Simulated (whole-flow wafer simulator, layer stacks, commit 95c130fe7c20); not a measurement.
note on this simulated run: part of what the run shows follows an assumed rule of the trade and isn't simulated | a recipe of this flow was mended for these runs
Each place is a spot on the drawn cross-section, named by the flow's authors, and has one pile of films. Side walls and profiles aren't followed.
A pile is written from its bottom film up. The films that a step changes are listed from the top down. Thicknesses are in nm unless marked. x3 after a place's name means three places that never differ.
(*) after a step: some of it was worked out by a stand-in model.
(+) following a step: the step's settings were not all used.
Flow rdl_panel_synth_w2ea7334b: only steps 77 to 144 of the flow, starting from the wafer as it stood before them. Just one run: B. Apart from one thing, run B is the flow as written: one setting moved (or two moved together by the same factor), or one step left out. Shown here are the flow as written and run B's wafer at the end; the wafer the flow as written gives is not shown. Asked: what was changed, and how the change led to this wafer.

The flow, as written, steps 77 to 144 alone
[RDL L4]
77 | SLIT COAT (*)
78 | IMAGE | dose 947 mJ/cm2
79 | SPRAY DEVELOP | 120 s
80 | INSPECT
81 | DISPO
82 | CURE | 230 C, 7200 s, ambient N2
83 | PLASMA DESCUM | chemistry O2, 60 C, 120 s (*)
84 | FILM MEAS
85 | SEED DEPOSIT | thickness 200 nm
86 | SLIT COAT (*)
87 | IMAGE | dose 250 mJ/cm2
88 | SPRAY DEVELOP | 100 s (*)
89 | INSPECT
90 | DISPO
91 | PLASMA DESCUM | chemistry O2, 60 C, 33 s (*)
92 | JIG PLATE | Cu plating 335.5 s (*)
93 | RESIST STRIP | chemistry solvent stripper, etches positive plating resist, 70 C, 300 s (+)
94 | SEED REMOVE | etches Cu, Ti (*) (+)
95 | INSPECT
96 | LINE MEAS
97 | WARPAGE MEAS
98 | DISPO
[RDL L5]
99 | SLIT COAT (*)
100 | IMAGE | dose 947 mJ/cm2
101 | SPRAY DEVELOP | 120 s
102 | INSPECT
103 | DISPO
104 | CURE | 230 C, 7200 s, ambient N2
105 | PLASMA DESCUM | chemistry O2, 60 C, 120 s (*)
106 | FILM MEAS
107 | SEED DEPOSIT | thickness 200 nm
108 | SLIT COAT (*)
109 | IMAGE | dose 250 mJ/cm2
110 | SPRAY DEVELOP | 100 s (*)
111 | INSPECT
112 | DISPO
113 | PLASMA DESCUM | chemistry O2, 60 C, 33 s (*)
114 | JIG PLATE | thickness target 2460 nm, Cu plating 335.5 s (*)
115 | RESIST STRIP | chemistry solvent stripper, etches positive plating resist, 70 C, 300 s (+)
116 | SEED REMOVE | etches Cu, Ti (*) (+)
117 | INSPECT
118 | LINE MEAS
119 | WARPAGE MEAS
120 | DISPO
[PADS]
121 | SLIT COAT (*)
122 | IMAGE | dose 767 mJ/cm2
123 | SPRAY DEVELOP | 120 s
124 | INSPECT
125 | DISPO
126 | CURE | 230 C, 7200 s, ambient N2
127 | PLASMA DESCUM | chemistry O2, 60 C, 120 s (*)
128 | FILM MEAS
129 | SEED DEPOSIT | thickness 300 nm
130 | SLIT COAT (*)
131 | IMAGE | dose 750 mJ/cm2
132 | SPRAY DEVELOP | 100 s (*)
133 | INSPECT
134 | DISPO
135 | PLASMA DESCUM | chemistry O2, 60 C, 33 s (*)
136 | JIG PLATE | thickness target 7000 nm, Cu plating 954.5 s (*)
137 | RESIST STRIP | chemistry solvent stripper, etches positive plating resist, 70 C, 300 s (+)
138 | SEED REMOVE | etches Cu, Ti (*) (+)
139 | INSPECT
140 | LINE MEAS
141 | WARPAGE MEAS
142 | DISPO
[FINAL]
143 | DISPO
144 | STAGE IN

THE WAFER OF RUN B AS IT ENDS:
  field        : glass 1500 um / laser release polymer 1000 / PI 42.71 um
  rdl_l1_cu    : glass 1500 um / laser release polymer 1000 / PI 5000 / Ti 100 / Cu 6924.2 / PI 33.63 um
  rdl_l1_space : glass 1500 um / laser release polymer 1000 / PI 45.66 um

The reason: step 92, JIG PLATE: Cu plating 255 s was run, while the flow as written has Cu plating 335.5 s.

How this came from the change, step by step:
  92 | JIG PLATE | Cu plating 335.5 s (*)
      rdl_l4_cu, rdl_l4_land, rdl_l4_via, rdl_l5_land, rdl_l5_via: +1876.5 Cu (it would be, as written: +2468.8 Cu)
  99 | SLIT COAT (*)
      field, pads_cu, pads_space, pads_land, pads_via: +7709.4 PI (it would be, as written: +8112.6 PI)
      rdl_l1_cu: +7688.5 PI (it would be, as written: +8091.4 PI)
      (and at 17 other places as well)
  108 | SLIT COAT (*)
      rdl_l4_land: +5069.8 ILINE-POS-THICK-GRADE-A (new film) (it would be, as written: +4913.1 ILINE-POS-THICK-GRADE-A (new film))
      rdl_l4_via: +5048.2 ILINE-POS-THICK-GRADE-A (new film) (it would be, as written: +4830.6 ILINE-POS-THICK-GRADE-A (new film))
  115 | RESIST STRIP | chemistry solvent stripper, etches positive plating resist, 70 C, 300 s (+)
      rdl_l4_land: -5040.1 ILINE-POS-THICK-GRADE-A (all of it) (it would be, as written: -4883.4 ILINE-POS-THICK-GRADE-A (all of it))
      rdl_l4_via: -5018.5 ILINE-POS-THICK-GRADE-A (all of it) (it would be, as written: -4800.9 ILINE-POS-THICK-GRADE-A (all of it))
  121 | SLIT COAT (*)
      rdl_l4_land: +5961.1 PI (it would be, as written: +5810.3 PI)
      rdl_l4_via: +5939.5 PI (it would be, as written: +5728.5 PI)
      (and at 1 other place as well)
  130 | SLIT COAT (*)
      rdl_l2_cu, rdl_l2_space: +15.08 um ILINE-POS-THICK-GRADE-A (new film) (it would be, as written: +15.07 um ILINE-POS-THICK-GRADE-A (new film))
      rdl_l5_cu, rdl_l5_space: +15.11 um ILINE-POS-THICK-GRADE-A (new film) (it would be, as written: +15.12 um ILINE-POS-THICK-GRADE-A (new film))
      (and at 7 other places as well)
  137 | RESIST STRIP | chemistry solvent stripper, etches positive plating resist, 70 C, 300 s (+)
      rdl_l5_cu, rdl_l5_space: -15.08 um ILINE-POS-THICK-GRADE-A (all of it) (it would be, as written: -15.09 um ILINE-POS-THICK-GRADE-A (all of it))
      rdl_l2_via: -14.85 um ILINE-POS-THICK-GRADE-A (all of it) (it would be, as written: -14.86 um ILINE-POS-THICK-GRADE-A (all of it))
      (and at 6 other places as well)
